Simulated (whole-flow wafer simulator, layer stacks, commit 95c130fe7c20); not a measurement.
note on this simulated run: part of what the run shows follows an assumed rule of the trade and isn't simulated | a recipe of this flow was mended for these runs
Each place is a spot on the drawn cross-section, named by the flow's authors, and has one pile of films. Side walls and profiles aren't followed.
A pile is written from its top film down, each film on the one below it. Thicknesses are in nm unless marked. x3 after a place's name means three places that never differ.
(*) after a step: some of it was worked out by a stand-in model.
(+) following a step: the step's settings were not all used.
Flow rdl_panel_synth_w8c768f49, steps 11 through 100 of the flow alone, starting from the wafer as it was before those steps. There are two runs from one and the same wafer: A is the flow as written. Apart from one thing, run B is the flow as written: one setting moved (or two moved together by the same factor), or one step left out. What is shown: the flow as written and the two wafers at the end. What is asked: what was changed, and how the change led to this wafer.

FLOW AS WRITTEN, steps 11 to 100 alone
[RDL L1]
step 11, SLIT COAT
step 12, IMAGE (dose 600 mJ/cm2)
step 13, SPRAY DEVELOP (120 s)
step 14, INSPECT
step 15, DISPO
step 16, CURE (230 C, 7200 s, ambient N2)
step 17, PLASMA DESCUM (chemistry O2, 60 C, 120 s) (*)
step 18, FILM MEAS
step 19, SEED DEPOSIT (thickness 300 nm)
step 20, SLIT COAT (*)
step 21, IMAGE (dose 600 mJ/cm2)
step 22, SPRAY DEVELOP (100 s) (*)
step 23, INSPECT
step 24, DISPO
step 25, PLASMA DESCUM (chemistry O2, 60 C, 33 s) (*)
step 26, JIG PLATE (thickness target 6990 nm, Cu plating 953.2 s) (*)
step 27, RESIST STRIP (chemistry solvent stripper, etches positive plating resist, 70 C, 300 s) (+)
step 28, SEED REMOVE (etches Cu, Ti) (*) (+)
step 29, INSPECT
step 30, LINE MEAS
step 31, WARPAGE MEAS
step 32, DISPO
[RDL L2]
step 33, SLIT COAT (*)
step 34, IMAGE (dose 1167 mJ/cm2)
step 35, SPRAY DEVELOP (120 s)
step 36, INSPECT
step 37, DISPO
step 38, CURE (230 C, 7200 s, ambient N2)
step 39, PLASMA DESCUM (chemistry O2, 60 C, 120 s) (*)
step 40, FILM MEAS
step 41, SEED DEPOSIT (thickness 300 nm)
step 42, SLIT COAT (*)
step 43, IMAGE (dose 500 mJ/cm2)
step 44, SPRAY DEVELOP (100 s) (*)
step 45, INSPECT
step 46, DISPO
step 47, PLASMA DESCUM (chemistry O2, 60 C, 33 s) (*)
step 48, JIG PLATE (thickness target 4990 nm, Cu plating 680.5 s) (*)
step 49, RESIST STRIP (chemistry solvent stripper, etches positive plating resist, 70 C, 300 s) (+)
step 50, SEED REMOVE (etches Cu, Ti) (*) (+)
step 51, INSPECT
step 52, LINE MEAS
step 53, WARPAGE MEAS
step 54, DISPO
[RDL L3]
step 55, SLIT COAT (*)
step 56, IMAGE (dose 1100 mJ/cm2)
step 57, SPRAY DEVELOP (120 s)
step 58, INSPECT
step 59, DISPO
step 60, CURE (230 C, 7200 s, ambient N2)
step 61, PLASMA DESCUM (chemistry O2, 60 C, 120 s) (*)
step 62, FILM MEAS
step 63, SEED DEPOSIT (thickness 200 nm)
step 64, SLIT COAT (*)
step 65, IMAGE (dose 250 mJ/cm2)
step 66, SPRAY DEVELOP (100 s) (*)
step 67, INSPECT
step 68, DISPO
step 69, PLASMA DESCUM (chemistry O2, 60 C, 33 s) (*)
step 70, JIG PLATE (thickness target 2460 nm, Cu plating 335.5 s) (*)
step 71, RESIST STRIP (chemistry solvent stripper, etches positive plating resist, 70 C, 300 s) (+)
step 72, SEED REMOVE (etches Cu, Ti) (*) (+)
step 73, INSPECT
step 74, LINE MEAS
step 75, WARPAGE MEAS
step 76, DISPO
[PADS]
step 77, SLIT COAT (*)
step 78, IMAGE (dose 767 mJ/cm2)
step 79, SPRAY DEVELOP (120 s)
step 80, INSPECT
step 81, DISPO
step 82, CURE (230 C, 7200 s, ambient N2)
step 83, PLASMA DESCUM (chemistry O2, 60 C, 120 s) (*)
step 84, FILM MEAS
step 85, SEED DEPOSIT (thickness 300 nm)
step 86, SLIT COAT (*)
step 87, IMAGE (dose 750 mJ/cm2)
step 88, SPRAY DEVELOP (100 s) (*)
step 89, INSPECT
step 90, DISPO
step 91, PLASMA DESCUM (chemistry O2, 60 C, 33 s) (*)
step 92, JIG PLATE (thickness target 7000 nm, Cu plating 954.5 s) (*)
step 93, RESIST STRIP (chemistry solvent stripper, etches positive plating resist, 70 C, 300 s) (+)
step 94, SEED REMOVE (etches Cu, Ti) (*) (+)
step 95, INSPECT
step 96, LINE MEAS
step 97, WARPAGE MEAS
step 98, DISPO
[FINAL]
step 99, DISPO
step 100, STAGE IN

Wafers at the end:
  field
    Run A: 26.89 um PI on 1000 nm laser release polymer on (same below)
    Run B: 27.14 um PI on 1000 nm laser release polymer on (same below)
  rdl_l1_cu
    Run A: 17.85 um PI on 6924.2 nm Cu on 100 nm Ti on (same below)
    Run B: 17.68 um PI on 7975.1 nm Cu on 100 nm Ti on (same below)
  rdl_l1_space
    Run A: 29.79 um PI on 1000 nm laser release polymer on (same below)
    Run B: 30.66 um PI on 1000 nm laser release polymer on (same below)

What caused this: step 26, JIG PLATE: Cu plating 1096 s was run, though the flow has Cu plating 953.2 s.

The path from the change to this, step by step:
  step 26, JIG PLATE (thickness target 6990 nm, Cu plating 953.2 s) (*)
      rdl_l1_cu, rdl_l1_via, rdl_l1_rim, rdl_l2_land, rdl_l2_via: A +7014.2 Cu | B +8065.1 Cu
  step 33, SLIT COAT (*)
      rdl_l2_cu, rdl_l2_space: A +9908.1 PI | B +10.45 um PI
      field, rdl_l3_cu, rdl_l3_space and 7 more: A +8062.5 PI | B +8309.4 PI
      (as well as at 3 more places)
  step 42, SLIT COAT (*)
      rdl_l1_via: A +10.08 um ILINE-POS-THICK-GRADE-A (new film) | B +9939.6 ILINE-POS-THICK-GRADE-A (new film)
      rdl_l2_cu, rdl_l2_space: A +10.13 um ILINE-POS-THICK-GRADE-A (new film) | B +10.25 um ILINE-POS-THICK-GRADE-A (new film)
      (as well as at 2 more places)
  step 44, SPRAY DEVELOP (100 s) (*)
      rdl_l2_cu: A -10.13 um ILINE-POS-THICK-GRADE-A (all of it) | B -10.25 um ILINE-POS-THICK-GRADE-A (all of it)
      rdl_l2_via: A -12.5 um ILINE-POS-THICK-GRADE-A (all of it) | B -12.34 um ILINE-POS-THICK-GRADE-A (all of it)
  step 49, RESIST STRIP (chemistry solvent stripper, etches positive plating resist, 70 C, 300 s) (+)
      rdl_l1_via: A -10.05 um ILINE-POS-THICK-GRADE-A (all of it) | B -9909.9 ILINE-POS-THICK-GRADE-A (all of it)
      rdl_l1_space: A -10.49 um ILINE-POS-THICK-GRADE-A (all of it) | B -10.62 um ILINE-POS-THICK-GRADE-A (all of it)
      (as well as at 1 more place)
  step 55, SLIT COAT (*)
      rdl_l2_space: A +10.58 um PI | B +10.7 um PI
      rdl_l2_land: A +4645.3 PI (new film) | B +4522.8 PI (new film)
      (as well as at 1 more place)
  step 86, SLIT COAT (*)
      rdl_l1_cu: A +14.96 um ILINE-POS-THICK-GRADE-A (new film) | B +14.99 um ILINE-POS-THICK-GRADE-A (new film)
      rdl_l1_space: A +15.05 um ILINE-POS-THICK-GRADE-A (new film) | B +15.08 um ILINE-POS-THICK-GRADE-A (new film)
      (as well as at 6 more places)
  step 93, RESIST STRIP (chemistry solvent stripper, etches positive plating resist, 70 C, 300 s) (+)
      rdl_l1_cu: A -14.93 um ILINE-POS-THICK-GRADE-A (all of it) | B -14.96 um ILINE-POS-THICK-GRADE-A (all of it)
      rdl_l1_space: A -15.02 um ILINE-POS-THICK-GRADE-A (all of it) | B -15.05 um ILINE-POS-THICK-GRADE-A (all of it)
      (as well as at 6 more places)
